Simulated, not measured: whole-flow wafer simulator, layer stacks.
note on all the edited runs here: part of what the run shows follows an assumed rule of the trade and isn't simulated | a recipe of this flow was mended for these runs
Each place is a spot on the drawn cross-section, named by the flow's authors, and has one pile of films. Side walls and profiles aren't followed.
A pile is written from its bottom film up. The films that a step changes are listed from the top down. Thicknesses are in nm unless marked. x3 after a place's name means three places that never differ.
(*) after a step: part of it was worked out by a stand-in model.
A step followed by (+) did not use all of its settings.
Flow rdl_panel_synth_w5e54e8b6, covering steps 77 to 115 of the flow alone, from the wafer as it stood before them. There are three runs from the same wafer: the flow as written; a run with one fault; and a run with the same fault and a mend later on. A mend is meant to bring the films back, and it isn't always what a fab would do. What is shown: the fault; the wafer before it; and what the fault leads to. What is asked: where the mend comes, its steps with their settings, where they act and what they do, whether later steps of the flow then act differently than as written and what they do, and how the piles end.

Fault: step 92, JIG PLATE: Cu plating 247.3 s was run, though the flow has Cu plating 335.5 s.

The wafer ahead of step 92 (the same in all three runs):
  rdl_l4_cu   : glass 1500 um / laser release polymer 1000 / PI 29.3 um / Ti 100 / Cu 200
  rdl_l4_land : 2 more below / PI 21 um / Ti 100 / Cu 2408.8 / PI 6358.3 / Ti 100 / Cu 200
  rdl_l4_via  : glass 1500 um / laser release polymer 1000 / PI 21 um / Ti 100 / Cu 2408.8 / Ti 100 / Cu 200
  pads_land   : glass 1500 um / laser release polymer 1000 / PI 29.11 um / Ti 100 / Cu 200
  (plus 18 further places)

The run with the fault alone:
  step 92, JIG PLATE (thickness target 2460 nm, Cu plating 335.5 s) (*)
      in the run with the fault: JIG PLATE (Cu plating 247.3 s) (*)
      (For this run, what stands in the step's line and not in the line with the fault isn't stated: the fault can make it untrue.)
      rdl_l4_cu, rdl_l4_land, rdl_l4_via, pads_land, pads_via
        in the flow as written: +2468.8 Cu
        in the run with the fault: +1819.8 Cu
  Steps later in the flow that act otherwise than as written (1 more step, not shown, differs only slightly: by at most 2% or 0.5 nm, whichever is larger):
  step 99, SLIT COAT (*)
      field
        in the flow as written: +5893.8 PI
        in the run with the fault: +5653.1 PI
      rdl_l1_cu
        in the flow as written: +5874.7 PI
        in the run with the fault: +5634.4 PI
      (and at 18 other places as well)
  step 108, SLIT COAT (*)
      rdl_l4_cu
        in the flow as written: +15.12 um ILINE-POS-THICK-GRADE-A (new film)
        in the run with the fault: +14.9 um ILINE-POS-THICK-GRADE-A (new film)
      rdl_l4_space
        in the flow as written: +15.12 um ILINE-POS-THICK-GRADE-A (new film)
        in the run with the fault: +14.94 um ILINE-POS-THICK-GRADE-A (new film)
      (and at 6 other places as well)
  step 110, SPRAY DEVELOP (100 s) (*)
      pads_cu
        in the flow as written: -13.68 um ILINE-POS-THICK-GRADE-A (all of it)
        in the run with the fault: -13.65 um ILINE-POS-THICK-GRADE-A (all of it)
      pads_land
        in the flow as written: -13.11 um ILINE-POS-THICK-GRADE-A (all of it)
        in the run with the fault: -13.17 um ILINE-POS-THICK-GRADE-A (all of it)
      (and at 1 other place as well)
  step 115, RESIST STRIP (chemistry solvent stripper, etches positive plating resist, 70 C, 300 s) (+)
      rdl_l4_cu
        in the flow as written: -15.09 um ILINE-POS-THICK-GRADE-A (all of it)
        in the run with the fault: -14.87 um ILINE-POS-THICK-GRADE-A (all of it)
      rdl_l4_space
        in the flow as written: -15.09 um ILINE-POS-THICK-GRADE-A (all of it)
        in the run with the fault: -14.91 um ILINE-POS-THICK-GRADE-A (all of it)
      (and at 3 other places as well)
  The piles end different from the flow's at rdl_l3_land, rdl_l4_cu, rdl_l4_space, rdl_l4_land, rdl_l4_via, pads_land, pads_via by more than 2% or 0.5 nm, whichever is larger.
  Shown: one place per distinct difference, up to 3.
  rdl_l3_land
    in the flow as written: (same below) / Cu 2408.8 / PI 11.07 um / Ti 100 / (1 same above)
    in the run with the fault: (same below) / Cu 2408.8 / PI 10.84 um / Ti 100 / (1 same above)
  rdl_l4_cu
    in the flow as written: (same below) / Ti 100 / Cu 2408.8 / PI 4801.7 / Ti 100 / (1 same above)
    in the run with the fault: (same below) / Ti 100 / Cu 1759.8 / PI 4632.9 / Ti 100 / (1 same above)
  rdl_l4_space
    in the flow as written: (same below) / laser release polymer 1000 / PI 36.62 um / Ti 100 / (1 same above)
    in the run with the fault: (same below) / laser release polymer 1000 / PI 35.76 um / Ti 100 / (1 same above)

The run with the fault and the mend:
  The mend follows step 92.
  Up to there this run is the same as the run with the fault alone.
  step 92a, JIG PLATE (Cu plating 88.24 s) (*) (a further turn of the flow's step 92, with different settings)
      rdl_l4_cu, rdl_l4_land, rdl_l4_via, pads_land, pads_via
        +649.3 Cu
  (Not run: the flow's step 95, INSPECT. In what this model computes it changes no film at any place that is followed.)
  Steps later in the flow that act otherwise than as written:
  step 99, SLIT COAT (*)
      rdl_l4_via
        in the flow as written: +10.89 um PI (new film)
        in the run with the mend: +10.9 um PI (new film)
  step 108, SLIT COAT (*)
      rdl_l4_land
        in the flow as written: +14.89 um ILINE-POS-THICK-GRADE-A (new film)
        in the run with the mend: +14.88 um ILINE-POS-THICK-GRADE-A (new film)
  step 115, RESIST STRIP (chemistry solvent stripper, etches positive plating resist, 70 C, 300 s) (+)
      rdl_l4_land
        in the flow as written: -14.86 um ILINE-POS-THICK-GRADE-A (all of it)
        in the run with the mend: -14.85 um ILINE-POS-THICK-GRADE-A (all of it)
  The piles end only slightly different from the flow's at the places that both follow, by no more than 2% or 0.5 nm, whichever is larger.
